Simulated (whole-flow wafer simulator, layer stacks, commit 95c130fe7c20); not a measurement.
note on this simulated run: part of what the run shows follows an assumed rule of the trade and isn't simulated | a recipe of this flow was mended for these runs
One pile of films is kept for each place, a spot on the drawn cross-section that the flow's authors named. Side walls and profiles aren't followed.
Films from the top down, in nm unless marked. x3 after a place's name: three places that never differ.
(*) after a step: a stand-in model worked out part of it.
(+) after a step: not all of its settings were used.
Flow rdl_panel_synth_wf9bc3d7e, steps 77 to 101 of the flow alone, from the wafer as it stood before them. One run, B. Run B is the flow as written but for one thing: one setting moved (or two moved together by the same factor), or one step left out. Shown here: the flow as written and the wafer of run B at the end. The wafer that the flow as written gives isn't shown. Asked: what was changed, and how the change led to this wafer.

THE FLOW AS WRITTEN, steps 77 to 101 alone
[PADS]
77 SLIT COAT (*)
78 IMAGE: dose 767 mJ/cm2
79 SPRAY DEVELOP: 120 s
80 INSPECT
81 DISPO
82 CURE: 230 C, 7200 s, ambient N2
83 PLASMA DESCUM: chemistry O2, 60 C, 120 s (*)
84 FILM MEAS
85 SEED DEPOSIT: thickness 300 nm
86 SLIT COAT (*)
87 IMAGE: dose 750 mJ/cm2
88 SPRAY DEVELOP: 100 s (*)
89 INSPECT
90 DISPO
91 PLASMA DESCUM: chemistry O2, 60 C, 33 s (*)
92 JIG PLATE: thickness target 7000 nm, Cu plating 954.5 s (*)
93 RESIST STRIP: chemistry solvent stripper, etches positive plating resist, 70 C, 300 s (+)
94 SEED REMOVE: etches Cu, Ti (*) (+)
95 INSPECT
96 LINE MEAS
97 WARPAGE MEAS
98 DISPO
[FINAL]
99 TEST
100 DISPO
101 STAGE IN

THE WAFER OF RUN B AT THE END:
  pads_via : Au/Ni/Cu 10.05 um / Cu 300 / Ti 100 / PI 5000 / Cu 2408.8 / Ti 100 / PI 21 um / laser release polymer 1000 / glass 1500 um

The cause: step 79, SPRAY DEVELOP: 120 s, was left out.

How the change led to this, step by step:
  86 SLIT COAT (*)
      pads_cu: ILINE-POS-THICK-GRADE-A +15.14 um (new film) (as written it would be: ILINE-POS-THICK-GRADE-A +13.68 um (new film))
      pads_space: ILINE-POS-THICK-GRADE-A +15.4 um (new film) (as written it would be: ILINE-POS-THICK-GRADE-A +14.2 um (new film))
      (and at 2 more places)
  88 SPRAY DEVELOP: 100 s (*)
      pads_cu: ILINE-POS-THICK-GRADE-A -15.14 um (all of it) (as written it would be: ILINE-POS-THICK-GRADE-A -13.68 um (all of it))
      pads_land: ILINE-POS-THICK-GRADE-A -14.77 um (all of it) (as written it would be: ILINE-POS-THICK-GRADE-A -13.11 um (all of it))
      (and at 1 more place)
  92 JIG PLATE: thickness target 7000 nm, Cu plating 954.5 s (*)
      pads_via: Au/Ni/Cu +10.05 um (new film) (as written it would be: Au/Ni/Cu +12.72 um (new film))
  93 RESIST STRIP: chemistry solvent stripper, etches positive plating resist, 70 C, 300 s (+)
      pads_space: ILINE-POS-THICK-GRADE-A -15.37 um (all of it) (as written it would be: ILINE-POS-THICK-GRADE-A -14.17 um (all of it))
Counting metal films that touch as one body, pads_via has 2 bodies (between them, from the top down: PI 5000); the flow as written gives 1 body.
